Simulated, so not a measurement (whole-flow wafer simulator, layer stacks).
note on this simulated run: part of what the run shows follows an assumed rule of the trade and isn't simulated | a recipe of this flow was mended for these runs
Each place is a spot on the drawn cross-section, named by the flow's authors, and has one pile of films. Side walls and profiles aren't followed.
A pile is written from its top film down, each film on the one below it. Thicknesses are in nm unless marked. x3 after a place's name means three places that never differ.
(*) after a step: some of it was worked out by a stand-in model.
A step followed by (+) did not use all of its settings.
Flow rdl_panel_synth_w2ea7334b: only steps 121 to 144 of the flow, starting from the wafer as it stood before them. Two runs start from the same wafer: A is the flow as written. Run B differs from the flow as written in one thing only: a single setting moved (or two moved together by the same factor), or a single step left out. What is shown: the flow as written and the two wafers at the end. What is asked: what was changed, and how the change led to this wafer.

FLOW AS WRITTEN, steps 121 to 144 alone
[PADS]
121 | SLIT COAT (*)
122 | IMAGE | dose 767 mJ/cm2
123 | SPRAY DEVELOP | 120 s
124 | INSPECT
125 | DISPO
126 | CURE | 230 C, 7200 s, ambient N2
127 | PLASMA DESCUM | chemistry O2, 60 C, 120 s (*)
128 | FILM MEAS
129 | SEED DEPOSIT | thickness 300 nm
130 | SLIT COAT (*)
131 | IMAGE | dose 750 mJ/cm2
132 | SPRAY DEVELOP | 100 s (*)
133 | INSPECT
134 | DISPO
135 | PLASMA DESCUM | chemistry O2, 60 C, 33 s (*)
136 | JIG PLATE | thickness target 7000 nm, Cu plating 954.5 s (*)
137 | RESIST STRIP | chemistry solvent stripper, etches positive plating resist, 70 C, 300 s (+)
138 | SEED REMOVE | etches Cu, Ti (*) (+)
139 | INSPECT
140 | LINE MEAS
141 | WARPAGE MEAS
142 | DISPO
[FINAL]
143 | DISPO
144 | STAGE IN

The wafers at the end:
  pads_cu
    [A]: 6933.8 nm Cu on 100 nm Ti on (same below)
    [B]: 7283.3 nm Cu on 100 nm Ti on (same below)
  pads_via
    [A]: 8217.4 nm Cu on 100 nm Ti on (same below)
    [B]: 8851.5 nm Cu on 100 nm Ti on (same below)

Cause: step 136, JIG PLATE: Cu plating 1002 s was run, though the flow has Cu plating 954.5 s.

Step by step, how the change led to this:
  136 | JIG PLATE | thickness target 7000 nm, Cu plating 954.5 s (*)
      pads_cu, pads_land: A Cu gains 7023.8 | B Cu gains 7373.3
      pads_via: A Cu gains 8307.4 | B Cu gains 8941.5
